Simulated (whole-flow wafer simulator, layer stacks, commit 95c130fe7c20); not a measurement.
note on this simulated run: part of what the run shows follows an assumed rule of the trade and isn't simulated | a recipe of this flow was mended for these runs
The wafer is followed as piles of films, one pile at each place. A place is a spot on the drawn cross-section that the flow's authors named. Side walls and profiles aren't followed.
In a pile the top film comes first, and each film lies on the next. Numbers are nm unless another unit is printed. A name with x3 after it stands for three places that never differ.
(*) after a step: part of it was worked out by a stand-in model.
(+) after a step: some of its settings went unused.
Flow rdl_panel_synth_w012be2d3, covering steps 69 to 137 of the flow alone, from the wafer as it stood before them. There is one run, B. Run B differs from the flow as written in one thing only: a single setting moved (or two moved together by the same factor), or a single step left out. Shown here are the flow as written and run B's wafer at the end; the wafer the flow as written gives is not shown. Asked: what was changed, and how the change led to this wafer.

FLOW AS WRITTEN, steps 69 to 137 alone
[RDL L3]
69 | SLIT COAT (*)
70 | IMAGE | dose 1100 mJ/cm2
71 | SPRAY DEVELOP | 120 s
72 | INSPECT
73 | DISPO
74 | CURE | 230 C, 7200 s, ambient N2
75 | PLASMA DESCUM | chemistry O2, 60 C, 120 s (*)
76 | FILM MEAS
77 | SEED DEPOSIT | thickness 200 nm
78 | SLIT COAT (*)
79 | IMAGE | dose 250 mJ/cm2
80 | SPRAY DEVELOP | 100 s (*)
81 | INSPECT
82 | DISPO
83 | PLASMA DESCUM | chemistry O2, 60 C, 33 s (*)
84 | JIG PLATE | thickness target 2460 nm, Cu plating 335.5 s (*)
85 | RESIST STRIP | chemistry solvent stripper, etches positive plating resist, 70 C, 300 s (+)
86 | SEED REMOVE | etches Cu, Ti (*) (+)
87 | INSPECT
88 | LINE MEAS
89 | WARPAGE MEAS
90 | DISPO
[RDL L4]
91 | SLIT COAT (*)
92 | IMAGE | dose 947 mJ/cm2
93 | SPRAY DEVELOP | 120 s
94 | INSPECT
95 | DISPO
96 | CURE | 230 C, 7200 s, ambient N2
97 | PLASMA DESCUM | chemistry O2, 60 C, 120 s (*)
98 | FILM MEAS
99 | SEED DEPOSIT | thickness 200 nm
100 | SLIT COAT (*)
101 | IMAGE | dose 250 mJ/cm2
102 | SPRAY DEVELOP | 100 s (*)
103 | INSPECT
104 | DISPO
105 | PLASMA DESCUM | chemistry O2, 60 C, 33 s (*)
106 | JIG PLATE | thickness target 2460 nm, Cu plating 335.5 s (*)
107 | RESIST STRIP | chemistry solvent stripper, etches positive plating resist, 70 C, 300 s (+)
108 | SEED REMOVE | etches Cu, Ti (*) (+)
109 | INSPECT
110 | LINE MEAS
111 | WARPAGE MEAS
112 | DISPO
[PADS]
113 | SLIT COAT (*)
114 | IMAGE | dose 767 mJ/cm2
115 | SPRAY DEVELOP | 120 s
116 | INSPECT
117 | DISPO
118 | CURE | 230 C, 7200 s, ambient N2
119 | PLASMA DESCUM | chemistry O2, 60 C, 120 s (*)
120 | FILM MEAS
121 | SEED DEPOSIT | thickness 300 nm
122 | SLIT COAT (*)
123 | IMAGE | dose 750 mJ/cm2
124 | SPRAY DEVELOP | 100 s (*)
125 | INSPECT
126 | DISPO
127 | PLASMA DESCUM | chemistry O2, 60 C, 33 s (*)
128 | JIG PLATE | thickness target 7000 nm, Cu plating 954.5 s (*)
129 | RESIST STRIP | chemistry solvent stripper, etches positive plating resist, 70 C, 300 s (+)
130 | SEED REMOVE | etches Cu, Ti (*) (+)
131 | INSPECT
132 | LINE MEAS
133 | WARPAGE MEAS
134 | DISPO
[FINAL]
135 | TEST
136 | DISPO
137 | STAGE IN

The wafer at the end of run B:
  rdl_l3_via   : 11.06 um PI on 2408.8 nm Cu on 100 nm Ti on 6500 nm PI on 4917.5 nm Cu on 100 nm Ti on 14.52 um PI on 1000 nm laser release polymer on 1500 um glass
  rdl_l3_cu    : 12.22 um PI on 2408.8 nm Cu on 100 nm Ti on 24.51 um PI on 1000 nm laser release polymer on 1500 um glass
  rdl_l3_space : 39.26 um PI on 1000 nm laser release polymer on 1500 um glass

Cause: step 71, SPRAY DEVELOP: 120 s, was skipped.

How this came from the change, step by step:
  78 | SLIT COAT (*)
      rdl_l3_cu, rdl_l3_space: +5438 ILINE-POS-THICK-GRADE-A (new film) (as written it would have been: +4624.3 ILINE-POS-THICK-GRADE-A (new film))
      rdl_l2_rim: +4816.6 ILINE-POS-THICK-GRADE-A (new film) (as written it would have been: +3695.4 ILINE-POS-THICK-GRADE-A (new film))
      (as well as at 2 more places)
  80 | SPRAY DEVELOP | 100 s (*)
      rdl_l3_cu: -5438 ILINE-POS-THICK-GRADE-A (all of it) (as written it would have been: -4624.3 ILINE-POS-THICK-GRADE-A (all of it))
      rdl_l3_land: -4579.7 ILINE-POS-THICK-GRADE-A (all of it) (as written it would have been: -2880.1 ILINE-POS-THICK-GRADE-A (all of it))
      (as well as at 1 more place)
  85 | RESIST STRIP | chemistry solvent stripper, etches positive plating resist, 70 C, 300 s (+)
      rdl_l3_space: -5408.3 ILINE-POS-THICK-GRADE-A (all of it) (as written it would have been: -4594.6 ILINE-POS-THICK-GRADE-A (all of it))
      rdl_l2_rim: -4786.9 ILINE-POS-THICK-GRADE-A (all of it) (as written it would have been: -3665.7 ILINE-POS-THICK-GRADE-A (all of it))
  91 | SLIT COAT (*)
      rdl_l3_via: +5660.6 PI (new film) (as written it would have been: +11.89 um PI (new film))
      rdl_l3_land: +5612.1 PI (new film) (as written it would have been: +5476.5 PI (new film))
  100 | SLIT COAT (*)
      rdl_l3_via: +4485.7 ILINE-POS-THICK-GRADE-A (new film) (as written it would have been: +4627.8 ILINE-POS-THICK-GRADE-A (new film))
  107 | RESIST STRIP | chemistry solvent stripper, etches positive plating resist, 70 C, 300 s (+)
      rdl_l3_via: -4456 ILINE-POS-THICK-GRADE-A (all of it) (as written it would have been: -4598.1 ILINE-POS-THICK-GRADE-A (all of it))
  113 | SLIT COAT (*)
      rdl_l3_via: +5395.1 PI (as written it would have been: +5534.5 PI)
  122 | SLIT COAT (*)
      rdl_l3_cu: +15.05 um ILINE-POS-THICK-GRADE-A (new film) (as written it would have been: +15.04 um ILINE-POS-THICK-GRADE-A (new film))
      rdl_l3_space: +15.04 um ILINE-POS-THICK-GRADE-A (new film) (as written it would have been: +15.03 um ILINE-POS-THICK-GRADE-A (new film))
      (as well as at 3 more places)
  129 | RESIST STRIP | chemistry solvent stripper, etches positive plating resist, 70 C, 300 s (+)
      rdl_l3_cu: -15.02 um ILINE-POS-THICK-GRADE-A (all of it) (as written it would have been: -15.01 um ILINE-POS-THICK-GRADE-A (all of it))
      rdl_l3_space: -15.01 um ILINE-POS-THICK-GRADE-A (all of it) (as written it would have been: -15 um ILINE-POS-THICK-GRADE-A (all of it))
      (as well as at 3 more places)
With metal films that touch counted as one body, rdl_l3_via has 2 bodies (between them, from the top down: PI 6500); the flow as written gives 1 body.
